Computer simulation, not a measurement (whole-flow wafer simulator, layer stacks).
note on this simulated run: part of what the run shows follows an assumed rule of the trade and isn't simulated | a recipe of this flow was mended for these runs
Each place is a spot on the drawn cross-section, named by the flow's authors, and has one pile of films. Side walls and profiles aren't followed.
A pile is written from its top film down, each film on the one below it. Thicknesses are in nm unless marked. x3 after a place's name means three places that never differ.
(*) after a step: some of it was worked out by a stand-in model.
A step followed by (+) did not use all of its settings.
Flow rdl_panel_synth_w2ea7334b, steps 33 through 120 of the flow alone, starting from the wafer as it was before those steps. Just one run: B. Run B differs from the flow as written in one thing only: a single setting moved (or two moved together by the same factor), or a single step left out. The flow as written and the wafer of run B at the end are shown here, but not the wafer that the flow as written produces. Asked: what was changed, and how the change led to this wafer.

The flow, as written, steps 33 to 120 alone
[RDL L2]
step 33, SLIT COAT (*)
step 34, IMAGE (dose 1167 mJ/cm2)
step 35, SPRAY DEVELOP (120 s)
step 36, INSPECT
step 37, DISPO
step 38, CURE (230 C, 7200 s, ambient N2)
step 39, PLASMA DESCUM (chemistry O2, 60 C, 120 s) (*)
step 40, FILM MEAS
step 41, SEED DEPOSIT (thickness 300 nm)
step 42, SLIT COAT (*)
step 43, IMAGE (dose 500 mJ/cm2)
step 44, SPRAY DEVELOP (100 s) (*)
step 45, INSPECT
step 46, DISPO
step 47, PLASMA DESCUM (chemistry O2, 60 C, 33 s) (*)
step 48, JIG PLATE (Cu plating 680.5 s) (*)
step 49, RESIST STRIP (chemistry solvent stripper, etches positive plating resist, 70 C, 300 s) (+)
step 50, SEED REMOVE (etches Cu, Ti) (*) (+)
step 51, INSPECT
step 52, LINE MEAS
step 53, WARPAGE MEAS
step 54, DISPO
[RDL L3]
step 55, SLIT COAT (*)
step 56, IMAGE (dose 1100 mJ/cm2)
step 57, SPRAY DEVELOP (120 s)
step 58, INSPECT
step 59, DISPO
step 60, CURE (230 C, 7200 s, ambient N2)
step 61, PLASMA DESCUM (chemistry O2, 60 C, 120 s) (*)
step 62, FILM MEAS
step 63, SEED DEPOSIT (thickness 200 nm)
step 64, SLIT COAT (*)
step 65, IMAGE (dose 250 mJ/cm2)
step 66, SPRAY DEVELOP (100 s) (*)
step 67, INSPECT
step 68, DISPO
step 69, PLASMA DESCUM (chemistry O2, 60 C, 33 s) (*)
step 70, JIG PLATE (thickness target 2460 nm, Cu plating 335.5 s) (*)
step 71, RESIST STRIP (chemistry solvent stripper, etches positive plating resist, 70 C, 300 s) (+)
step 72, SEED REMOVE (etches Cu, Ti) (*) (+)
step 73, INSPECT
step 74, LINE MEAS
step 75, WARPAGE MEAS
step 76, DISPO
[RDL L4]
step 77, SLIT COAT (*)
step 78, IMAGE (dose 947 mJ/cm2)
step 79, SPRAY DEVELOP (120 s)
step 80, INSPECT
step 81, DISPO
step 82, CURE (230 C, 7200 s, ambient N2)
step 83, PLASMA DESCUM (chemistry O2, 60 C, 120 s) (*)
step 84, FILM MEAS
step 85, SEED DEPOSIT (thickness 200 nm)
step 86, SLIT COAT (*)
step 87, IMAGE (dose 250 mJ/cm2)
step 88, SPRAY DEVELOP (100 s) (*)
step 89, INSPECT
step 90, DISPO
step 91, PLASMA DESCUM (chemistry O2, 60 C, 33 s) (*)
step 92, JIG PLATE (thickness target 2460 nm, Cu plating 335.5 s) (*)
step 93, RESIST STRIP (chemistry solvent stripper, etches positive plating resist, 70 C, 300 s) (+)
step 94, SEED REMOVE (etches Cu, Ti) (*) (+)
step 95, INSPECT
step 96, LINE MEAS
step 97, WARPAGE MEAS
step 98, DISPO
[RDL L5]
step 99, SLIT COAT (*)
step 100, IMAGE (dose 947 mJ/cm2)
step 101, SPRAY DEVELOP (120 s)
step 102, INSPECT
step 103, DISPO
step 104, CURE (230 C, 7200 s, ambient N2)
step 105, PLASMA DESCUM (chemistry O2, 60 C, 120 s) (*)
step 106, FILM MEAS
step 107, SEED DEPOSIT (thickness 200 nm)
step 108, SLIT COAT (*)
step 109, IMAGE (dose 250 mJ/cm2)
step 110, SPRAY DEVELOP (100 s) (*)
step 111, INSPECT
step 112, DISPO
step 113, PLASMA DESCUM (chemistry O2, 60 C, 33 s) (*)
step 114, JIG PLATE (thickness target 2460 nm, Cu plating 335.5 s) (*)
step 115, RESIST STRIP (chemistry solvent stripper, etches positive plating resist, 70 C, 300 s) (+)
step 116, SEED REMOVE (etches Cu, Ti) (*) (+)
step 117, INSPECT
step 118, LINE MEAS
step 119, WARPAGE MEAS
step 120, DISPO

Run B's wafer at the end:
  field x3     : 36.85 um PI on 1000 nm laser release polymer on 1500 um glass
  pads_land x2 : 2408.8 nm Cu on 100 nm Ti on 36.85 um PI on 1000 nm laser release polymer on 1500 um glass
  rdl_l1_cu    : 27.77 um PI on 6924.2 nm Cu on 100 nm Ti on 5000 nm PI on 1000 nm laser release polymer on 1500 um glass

The reason: step 48, JIG PLATE: Cu plating 517.2 s was run, though the flow has Cu plating 680.5 s.

Step by step, how the change led to this:
  step 48, JIG PLATE (Cu plating 680.5 s) (*)
      rdl_l2_cu, rdl_l2_land, rdl_l2_via, rdl_l2_rim, rdl_l3_land, rdl_l3_via: +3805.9 Cu (it would be, as written: +5007.5 Cu)
  step 55, SLIT COAT (*)
      rdl_l2_space: +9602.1 PI (it would be, as written: +10.58 um PI)
      field x3, rdl_l4_cu, rdl_l4_space and 8 more: +7563.3 PI (it would be, as written: +7936.4 PI)
      (also at 10 further places)
  step 64, SLIT COAT (*)
      rdl_l2_space: +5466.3 ILINE-POS-THICK-GRADE-A (new film) (it would be, as written: +5624.6 ILINE-POS-THICK-GRADE-A (new film))
      rdl_l1_rim: +4897.2 ILINE-POS-THICK-GRADE-A (new film) (it would be, as written: +5077.5 ILINE-POS-THICK-GRADE-A (new film))
      (also at 3 further places)
  step 66, SPRAY DEVELOP (100 s) (*)
      rdl_l3_land: -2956 ILINE-POS-THICK-GRADE-A (all of it) (it would be, as written: -2880.1 ILINE-POS-THICK-GRADE-A (all of it))
  step 71, RESIST STRIP (chemistry solvent stripper, etches positive plating resist, 70 C, 300 s) (+)
      rdl_l2_space: -5436.6 ILINE-POS-THICK-GRADE-A (all of it) (it would be, as written: -5594.9 ILINE-POS-THICK-GRADE-A (all of it))
      rdl_l1_rim: -4867.5 ILINE-POS-THICK-GRADE-A (all of it) (it would be, as written: -5047.8 ILINE-POS-THICK-GRADE-A (all of it))
      (also at 2 further places)
  step 77, SLIT COAT (*)
      rdl_l1_rim: +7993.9 PI (it would be, as written: +8189.4 PI)
      rdl_l2_via: +7867.3 PI (it would be, as written: +7515 PI)
      (also at 2 further places)
  step 86, SLIT COAT (*)
      rdl_l2_via: +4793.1 ILINE-POS-THICK-GRADE-A (new film) (it would be, as written: +4655.1 ILINE-POS-THICK-GRADE-A (new film))
  step 93, RESIST STRIP (chemistry solvent stripper, etches positive plating resist, 70 C, 300 s) (+)
      rdl_l2_via: -4763.4 ILINE-POS-THICK-GRADE-A (all of it) (it would be, as written: -4625.4 ILINE-POS-THICK-GRADE-A (all of it))
